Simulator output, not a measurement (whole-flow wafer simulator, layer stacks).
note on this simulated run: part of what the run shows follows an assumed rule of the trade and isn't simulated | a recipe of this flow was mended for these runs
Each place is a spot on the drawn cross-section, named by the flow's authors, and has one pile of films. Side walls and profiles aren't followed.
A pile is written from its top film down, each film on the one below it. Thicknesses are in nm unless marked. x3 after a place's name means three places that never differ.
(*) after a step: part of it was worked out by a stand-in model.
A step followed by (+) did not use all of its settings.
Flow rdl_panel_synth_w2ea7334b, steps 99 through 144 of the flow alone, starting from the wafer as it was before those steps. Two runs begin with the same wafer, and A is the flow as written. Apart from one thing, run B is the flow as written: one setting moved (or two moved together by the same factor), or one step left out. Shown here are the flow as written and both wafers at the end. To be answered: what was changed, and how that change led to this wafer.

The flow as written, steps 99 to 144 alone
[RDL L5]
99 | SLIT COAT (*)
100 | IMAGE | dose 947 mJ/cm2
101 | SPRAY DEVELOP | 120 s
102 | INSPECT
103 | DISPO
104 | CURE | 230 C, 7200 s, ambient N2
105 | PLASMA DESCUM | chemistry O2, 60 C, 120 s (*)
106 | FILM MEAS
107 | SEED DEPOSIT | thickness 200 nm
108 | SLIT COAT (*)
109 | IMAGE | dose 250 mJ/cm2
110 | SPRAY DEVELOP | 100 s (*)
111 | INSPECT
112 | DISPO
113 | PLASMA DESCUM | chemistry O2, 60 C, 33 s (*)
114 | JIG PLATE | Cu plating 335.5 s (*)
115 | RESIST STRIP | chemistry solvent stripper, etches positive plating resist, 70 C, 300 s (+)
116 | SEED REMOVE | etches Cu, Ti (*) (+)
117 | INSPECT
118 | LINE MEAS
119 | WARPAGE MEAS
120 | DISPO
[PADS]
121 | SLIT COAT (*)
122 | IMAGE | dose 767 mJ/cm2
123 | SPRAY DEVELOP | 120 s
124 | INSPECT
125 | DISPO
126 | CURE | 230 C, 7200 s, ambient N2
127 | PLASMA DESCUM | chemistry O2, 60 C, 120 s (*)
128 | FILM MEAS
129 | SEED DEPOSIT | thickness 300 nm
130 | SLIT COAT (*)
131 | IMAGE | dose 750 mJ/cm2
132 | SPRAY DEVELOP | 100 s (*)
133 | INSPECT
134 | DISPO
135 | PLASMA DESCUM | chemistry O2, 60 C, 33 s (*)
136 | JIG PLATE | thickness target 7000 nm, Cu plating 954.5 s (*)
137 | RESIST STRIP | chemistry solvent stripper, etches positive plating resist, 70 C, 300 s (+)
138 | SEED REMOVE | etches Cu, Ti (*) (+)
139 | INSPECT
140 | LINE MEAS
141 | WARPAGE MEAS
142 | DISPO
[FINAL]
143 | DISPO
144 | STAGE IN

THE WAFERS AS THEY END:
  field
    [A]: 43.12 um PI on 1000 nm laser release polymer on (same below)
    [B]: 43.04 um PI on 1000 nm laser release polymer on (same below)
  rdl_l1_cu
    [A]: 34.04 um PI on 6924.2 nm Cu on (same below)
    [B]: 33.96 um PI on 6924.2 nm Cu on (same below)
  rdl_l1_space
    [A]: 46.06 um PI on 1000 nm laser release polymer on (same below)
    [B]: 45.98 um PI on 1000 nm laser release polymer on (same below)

The reason: step 114, JIG PLATE: Cu plating 308.7 s was run, though the flow has Cu plating 335.5 s.

The path from the change to this, step by step:
  114 | JIG PLATE | Cu plating 335.5 s (*)
      rdl_l5_cu, rdl_l5_land, rdl_l5_via, pads_land, pads_via: A +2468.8 Cu | B +2271.6 Cu
  121 | SLIT COAT (*)
      rdl_l5_space: A +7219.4 PI | B +6962 PI
      rdl_l5_land: A +4480.6 PI (new film) | B +4317.5 PI (new film)
      (and at 2 other places as well)
  130 | SLIT COAT (*)
      rdl_l2_cu, rdl_l2_space: A +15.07 um ILINE-POS-THICK-GRADE-A (new film) | B +15.08 um ILINE-POS-THICK-GRADE-A (new film)
      rdl_l5_cu, rdl_l5_space: A +15.12 um ILINE-POS-THICK-GRADE-A (new film) | B +15.06 um ILINE-POS-THICK-GRADE-A (new film)
      (and at 6 other places as well)
  132 | SPRAY DEVELOP | 100 s (*)
      pads_cu: A -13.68 um ILINE-POS-THICK-GRADE-A (all of it) | B -13.67 um ILINE-POS-THICK-GRADE-A (all of it)
      pads_land: A -13.11 um ILINE-POS-THICK-GRADE-A (all of it) | B -13.13 um ILINE-POS-THICK-GRADE-A (all of it)
      (and at 1 other place as well)
  137 | RESIST STRIP | chemistry solvent stripper, etches positive plating resist, 70 C, 300 s (+)
      rdl_l5_cu, rdl_l5_space: A -15.09 um ILINE-POS-THICK-GRADE-A (all of it) | B -15.03 um ILINE-POS-THICK-GRADE-A (all of it)
      rdl_l5_land: A -14.86 um ILINE-POS-THICK-GRADE-A (all of it) | B -14.9 um ILINE-POS-THICK-GRADE-A (all of it)
      (and at 2 other places as well)
